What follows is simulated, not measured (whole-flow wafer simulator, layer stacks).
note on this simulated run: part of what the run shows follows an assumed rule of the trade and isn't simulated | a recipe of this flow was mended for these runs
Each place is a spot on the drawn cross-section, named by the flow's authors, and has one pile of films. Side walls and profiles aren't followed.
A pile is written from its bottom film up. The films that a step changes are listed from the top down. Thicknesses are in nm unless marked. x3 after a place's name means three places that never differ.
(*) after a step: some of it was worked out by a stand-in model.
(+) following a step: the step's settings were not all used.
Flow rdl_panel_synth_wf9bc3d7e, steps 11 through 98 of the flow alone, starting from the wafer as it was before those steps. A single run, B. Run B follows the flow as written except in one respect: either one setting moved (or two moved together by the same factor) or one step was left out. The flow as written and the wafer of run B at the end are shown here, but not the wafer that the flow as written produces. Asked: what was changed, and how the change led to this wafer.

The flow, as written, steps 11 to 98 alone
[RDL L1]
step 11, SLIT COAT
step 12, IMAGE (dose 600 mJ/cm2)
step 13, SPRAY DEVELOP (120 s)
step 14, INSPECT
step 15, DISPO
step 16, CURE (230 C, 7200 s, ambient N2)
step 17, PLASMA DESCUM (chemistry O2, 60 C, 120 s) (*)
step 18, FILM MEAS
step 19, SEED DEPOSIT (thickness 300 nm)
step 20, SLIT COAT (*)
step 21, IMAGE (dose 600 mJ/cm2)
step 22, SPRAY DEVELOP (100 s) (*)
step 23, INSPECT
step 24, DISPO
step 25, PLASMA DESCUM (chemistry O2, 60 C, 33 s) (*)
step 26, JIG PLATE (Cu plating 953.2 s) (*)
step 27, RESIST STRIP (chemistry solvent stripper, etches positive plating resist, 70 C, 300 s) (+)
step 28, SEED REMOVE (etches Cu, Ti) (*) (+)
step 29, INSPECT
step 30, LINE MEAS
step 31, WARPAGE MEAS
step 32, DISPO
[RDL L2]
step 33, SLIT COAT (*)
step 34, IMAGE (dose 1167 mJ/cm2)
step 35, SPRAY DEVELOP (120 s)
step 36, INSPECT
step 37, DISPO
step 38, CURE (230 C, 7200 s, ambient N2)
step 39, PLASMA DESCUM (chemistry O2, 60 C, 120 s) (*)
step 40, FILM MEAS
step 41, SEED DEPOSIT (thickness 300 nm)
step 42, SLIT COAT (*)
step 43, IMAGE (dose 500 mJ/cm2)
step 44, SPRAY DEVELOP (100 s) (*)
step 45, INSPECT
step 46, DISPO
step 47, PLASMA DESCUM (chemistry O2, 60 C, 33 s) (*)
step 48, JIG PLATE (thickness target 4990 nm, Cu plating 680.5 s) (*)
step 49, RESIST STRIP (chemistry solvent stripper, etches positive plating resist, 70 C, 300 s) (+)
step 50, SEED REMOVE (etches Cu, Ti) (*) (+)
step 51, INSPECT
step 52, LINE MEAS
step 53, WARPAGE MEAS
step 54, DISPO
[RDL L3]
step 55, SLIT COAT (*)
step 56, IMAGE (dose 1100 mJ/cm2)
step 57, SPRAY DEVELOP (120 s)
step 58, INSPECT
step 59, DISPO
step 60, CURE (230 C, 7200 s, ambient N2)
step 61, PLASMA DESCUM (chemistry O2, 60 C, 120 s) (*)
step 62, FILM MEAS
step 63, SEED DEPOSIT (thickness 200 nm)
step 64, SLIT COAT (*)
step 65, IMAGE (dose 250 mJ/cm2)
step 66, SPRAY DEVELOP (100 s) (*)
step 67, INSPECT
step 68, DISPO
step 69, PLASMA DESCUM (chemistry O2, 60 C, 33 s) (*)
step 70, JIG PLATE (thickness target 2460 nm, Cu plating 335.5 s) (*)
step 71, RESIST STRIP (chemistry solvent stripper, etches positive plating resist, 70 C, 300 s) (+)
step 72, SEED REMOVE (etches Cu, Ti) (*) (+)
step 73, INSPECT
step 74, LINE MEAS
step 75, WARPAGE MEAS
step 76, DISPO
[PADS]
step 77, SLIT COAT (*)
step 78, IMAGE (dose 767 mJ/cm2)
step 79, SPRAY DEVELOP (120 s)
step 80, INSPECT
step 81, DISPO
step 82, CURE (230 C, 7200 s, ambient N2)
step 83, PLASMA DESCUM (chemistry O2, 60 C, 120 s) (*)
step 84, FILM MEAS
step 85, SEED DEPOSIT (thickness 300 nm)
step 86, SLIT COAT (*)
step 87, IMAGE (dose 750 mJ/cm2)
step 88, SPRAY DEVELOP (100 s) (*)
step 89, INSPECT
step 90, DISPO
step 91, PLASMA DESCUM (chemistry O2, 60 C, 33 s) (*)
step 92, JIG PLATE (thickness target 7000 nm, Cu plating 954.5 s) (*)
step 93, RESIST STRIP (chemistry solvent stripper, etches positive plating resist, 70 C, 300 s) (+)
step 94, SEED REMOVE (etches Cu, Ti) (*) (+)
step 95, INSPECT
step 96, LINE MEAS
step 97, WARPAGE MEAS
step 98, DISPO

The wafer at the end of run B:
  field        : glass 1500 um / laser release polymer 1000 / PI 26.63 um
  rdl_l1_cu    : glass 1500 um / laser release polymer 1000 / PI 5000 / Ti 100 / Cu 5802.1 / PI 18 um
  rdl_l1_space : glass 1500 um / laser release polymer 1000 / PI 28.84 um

Cause: step 26, JIG PLATE: Cu plating 800.7 s was run, while the flow as written has Cu plating 953.2 s.

Step by step, how the change led to this:
  step 26, JIG PLATE (Cu plating 953.2 s) (*)
      rdl_l1_cu, rdl_l1_via, rdl_l1_rim, rdl_l2_land, rdl_l2_via: +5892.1 Cu (as written it would have been: +7014.2 Cu)
  step 33, SLIT COAT (*)
      rdl_l1_space: +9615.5 PI (as written it would have been: +10.38 um PI)
      field, rdl_l3_cu, rdl_l3_space and 7 more: +7802.8 PI (as written it would have been: +8062.5 PI)
      (and at 4 other places as well)
  step 42, SLIT COAT (*)
      rdl_l2_cu, rdl_l2_space: +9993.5 ILINE-POS-THICK-GRADE-A (new film) (as written it would have been: +10.13 um ILINE-POS-THICK-GRADE-A (new film))
      rdl_l1_space: +10.37 um ILINE-POS-THICK-GRADE-A (new film) (as written it would have been: +10.52 um ILINE-POS-THICK-GRADE-A (new film))
      (and at 3 other places as well)
  step 44, SPRAY DEVELOP (100 s) (*)
      rdl_l2_cu: -9993.5 ILINE-POS-THICK-GRADE-A (all of it) (as written it would have been: -10.13 um ILINE-POS-THICK-GRADE-A (all of it))
      rdl_l2_land: -7291.8 ILINE-POS-THICK-GRADE-A (all of it) (as written it would have been: -7139.5 ILINE-POS-THICK-GRADE-A (all of it))
      (and at 1 other place as well)
  step 49, RESIST STRIP (chemistry solvent stripper, etches positive plating resist, 70 C, 300 s) (+)
      rdl_l2_space: -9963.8 ILINE-POS-THICK-GRADE-A (all of it) (as written it would have been: -10.1 um ILINE-POS-THICK-GRADE-A (all of it))
      rdl_l1_space: -10.34 um ILINE-POS-THICK-GRADE-A (all of it) (as written it would have been: -10.49 um ILINE-POS-THICK-GRADE-A (all of it))
      (and at 1 other place as well)
  step 55, SLIT COAT (*)
      rdl_l2_cu: +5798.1 PI (new film) (as written it would have been: +5919.4 PI (new film))
      rdl_l2_space: +10.44 um PI (as written it would have been: +10.58 um PI)
      (and at 2 other places as well)
  step 86, SLIT COAT (*)
      rdl_l1_cu: +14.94 um ILINE-POS-THICK-GRADE-A (new film) (as written it would have been: +14.96 um ILINE-POS-THICK-GRADE-A (new film))
      rdl_l1_space: +15.01 um ILINE-POS-THICK-GRADE-A (new film) (as written it would have been: +15.05 um ILINE-POS-THICK-GRADE-A (new film))
      (and at 6 other places as well)
  step 93, RESIST STRIP (chemistry solvent stripper, etches positive plating resist, 70 C, 300 s) (+)
      rdl_l1_cu: -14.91 um ILINE-POS-THICK-GRADE-A (all of it) (as written it would have been: -14.93 um ILINE-POS-THICK-GRADE-A (all of it))
      rdl_l1_space: -14.98 um ILINE-POS-THICK-GRADE-A (all of it) (as written it would have been: -15.02 um ILINE-POS-THICK-GRADE-A (all of it))
      (and at 6 other places as well)
